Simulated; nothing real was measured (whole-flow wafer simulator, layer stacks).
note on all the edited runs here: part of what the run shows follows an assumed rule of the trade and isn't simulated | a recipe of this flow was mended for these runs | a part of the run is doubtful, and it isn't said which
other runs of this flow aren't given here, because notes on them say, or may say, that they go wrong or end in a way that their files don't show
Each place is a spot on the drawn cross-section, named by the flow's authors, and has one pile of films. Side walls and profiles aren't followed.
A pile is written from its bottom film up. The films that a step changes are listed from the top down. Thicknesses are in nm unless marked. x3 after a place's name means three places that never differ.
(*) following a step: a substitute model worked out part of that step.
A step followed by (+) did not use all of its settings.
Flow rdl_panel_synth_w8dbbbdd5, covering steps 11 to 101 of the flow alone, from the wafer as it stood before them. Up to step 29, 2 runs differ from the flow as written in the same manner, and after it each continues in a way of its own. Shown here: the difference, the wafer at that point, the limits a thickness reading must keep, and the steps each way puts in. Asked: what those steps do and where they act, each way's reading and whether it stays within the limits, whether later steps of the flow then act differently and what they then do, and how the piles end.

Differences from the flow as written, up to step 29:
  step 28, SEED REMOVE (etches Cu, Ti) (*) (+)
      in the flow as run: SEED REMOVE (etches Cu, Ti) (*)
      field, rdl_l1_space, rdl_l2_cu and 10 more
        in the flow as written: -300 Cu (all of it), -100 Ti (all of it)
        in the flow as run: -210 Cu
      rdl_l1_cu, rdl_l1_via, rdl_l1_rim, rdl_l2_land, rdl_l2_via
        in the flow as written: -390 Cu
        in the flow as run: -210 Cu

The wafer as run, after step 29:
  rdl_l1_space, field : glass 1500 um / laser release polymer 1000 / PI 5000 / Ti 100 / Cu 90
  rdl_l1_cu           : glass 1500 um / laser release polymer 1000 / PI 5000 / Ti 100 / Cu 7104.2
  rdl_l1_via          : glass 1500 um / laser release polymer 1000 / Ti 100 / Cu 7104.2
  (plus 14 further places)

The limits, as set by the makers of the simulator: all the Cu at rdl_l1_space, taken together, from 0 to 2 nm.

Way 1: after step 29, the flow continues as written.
  After step 29, the reading is 90 nm, outside the limits.
  Steps later in the flow that act otherwise than as written (not shown: 4 more steps that differ only slightly, by at most 2% or 0.5 nm, whichever is larger):
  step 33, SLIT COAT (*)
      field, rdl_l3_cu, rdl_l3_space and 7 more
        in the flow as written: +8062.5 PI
        going this way: +8060.2 PI (new film)
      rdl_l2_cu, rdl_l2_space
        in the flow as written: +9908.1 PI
        going this way: +9903 PI (new film)
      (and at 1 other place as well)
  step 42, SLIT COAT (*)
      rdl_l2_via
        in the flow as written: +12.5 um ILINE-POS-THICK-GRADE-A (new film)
        going this way: +12.51 um ILINE-POS-THICK-GRADE-A (new film)
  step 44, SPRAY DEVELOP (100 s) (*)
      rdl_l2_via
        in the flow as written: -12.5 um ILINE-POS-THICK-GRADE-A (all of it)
        going this way: -12.51 um ILINE-POS-THICK-GRADE-A (all of it)
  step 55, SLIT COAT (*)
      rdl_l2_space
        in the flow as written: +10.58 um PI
        going this way: +10.57 um PI
  The piles end different from the flow's at field, rdl_l1_cu, rdl_l1_space and 15 more by more than 2% or 0.5 nm, whichever is larger.
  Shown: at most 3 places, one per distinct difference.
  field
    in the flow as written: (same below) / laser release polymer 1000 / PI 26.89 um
    going this way: (same below) / laser release polymer 1000 / PI 5000 / Ti 100 / Cu 90 / PI 21.89 um
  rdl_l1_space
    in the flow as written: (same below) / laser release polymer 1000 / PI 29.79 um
    going this way: (same below) / laser release polymer 1000 / PI 5000 / Ti 100 / Cu 90 / PI 24.78 um
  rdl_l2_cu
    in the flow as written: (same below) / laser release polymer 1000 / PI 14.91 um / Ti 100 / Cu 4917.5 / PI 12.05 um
    going this way: (same below) / laser release polymer 1000 / PI 5000 / Ti 100 / Cu 90 / PI 9903 / Ti 100 / Cu 4917.5 / PI 12.05 um

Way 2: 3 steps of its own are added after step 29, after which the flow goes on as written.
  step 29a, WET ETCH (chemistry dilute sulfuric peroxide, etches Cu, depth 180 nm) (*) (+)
      field, rdl_l1_space, rdl_l2_cu and 10 more
        -90 Cu (all of it)
      rdl_l1_cu, rdl_l1_via, rdl_l1_rim, rdl_l2_land, rdl_l2_via
        -180 Cu
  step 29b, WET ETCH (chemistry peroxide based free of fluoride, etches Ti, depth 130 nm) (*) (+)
      field, rdl_l1_space, rdl_l2_cu and 10 more
        -100 Ti (all of it)
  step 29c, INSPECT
      leaves every film unchanged at each place that is followed
  After step 29c, the reading is 0 nm, within the limits.
  Steps later in the flow that act otherwise than as written (not shown: 6 more steps that differ only slightly, by at most 2% or 0.5 nm, whichever is larger):
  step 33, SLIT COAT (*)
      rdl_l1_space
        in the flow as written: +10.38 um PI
        going this way: +10.37 um PI
  The piles end only slightly different from the flow's at the places that both follow, by no more than 2% or 0.5 nm, whichever is larger.

Inside the limits: way 2. Outside the limits: way 1.
